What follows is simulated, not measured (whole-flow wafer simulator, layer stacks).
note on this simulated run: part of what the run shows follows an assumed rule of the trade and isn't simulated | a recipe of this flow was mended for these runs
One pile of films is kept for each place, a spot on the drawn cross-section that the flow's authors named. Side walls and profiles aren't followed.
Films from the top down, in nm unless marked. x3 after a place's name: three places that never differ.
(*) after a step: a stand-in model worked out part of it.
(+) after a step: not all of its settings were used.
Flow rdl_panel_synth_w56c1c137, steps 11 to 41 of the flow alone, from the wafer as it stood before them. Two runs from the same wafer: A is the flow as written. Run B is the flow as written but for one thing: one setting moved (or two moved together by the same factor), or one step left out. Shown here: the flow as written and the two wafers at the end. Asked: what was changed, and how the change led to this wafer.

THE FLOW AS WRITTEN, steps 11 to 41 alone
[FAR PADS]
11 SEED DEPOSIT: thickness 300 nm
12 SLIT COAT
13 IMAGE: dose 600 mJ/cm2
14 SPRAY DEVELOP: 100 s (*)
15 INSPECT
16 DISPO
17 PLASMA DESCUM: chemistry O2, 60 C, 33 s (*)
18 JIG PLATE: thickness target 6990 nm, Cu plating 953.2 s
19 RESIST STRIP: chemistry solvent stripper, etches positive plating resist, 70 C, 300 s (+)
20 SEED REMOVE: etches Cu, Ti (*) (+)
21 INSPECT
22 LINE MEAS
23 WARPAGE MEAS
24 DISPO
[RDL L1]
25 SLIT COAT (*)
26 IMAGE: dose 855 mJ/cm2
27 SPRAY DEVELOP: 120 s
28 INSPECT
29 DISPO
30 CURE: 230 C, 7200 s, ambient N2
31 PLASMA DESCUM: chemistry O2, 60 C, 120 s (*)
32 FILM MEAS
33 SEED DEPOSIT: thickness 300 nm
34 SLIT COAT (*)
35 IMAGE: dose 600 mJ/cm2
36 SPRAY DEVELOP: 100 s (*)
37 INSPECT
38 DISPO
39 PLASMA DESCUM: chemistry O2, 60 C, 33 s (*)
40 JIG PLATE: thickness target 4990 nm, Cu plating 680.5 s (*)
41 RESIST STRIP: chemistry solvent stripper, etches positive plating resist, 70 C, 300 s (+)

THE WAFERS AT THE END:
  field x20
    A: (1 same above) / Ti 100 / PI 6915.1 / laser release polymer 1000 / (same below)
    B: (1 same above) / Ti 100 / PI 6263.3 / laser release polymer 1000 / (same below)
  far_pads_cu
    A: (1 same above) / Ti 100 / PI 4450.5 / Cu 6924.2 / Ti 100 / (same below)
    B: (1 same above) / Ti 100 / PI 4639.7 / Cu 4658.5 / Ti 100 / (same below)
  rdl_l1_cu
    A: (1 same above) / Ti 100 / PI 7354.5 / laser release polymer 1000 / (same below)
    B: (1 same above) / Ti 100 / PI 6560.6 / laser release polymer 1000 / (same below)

The cause: step 18, JIG PLATE: Cu plating 645.3 s was run, where the flow has Cu plating 953.2 s.

How the change led to this, step by step:
  18 JIG PLATE: thickness target 6990 nm, Cu plating 953.2 s
      far_pads_cu, rdl_l1_land, rdl_l1_via: A Cu +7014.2 | B Cu +4748.5
  25 SLIT COAT (*)
      field x20, rdl_l1_rim x3: A PI +6915.1 (new film) | B PI +6263.3 (new film)
      far_pads_cu: A PI +4450.5 (new film) | B PI +4639.7 (new film)
      (and at 2 more places)
  34 SLIT COAT (*)
      rdl_l1_land: A ILINE-POS-THICK-GRADE-A +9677 (new film) | B ILINE-POS-THICK-GRADE-A +10.08 um (new film)
      far_pads_cu: A ILINE-POS-THICK-GRADE-A +10.3 um (new film) | B ILINE-POS-THICK-GRADE-A +10.68 um (new film)
      (and at 3 more places)
  36 SPRAY DEVELOP: 100 s (*)
      rdl_l1_land: A ILINE-POS-THICK-GRADE-A -9677 (all of it) | B ILINE-POS-THICK-GRADE-A -10.08 um (all of it)
      rdl_l1_cu: A ILINE-POS-THICK-GRADE-A -12.38 um (all of it) | B ILINE-POS-THICK-GRADE-A -12.2 um (all of it)
      (and at 1 more place)
  41 RESIST STRIP: chemistry solvent stripper, etches positive plating resist, 70 C, 300 s (+)
      far_pads_cu: A ILINE-POS-THICK-GRADE-A -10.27 um (all of it) | B ILINE-POS-THICK-GRADE-A -10.65 um (all of it)
      rdl_l1_space: A ILINE-POS-THICK-GRADE-A -12.36 um (all of it) | B ILINE-POS-THICK-GRADE-A -12.18 um (all of it)
